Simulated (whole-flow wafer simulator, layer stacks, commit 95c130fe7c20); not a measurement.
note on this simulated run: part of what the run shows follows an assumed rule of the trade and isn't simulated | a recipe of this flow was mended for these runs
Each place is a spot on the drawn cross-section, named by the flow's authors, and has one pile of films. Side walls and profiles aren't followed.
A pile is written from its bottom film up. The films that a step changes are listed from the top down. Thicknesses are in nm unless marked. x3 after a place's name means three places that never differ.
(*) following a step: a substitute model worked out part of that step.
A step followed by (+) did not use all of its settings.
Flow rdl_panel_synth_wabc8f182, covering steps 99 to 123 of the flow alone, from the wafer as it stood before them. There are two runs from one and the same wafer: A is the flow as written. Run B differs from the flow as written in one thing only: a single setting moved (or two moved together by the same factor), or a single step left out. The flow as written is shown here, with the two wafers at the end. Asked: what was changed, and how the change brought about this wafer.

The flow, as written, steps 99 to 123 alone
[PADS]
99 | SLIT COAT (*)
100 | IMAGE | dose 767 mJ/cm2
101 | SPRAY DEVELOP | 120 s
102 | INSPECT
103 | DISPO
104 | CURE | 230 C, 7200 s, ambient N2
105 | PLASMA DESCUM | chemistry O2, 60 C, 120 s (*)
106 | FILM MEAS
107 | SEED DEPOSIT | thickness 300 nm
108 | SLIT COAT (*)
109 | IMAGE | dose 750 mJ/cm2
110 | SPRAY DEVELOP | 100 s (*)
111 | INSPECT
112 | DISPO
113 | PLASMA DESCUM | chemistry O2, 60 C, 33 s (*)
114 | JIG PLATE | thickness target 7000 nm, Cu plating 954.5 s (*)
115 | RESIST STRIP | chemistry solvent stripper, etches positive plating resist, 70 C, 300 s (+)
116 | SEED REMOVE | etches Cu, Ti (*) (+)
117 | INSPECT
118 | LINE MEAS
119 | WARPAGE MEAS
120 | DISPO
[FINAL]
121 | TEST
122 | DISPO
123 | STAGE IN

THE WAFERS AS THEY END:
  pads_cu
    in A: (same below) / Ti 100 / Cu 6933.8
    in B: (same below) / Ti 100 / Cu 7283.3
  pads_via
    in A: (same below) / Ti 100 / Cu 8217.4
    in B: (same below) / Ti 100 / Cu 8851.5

What caused this: step 114, JIG PLATE: Cu plating 1002 s was run, while the flow as written has Cu plating 954.5 s.

Step by step, how the change led to this:
  114 | JIG PLATE | thickness target 7000 nm, Cu plating 954.5 s (*)
      pads_cu, pads_land: A Cu gains 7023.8 | B Cu gains 7373.3
      pads_via: A Cu gains 8307.4 | B Cu gains 8941.5
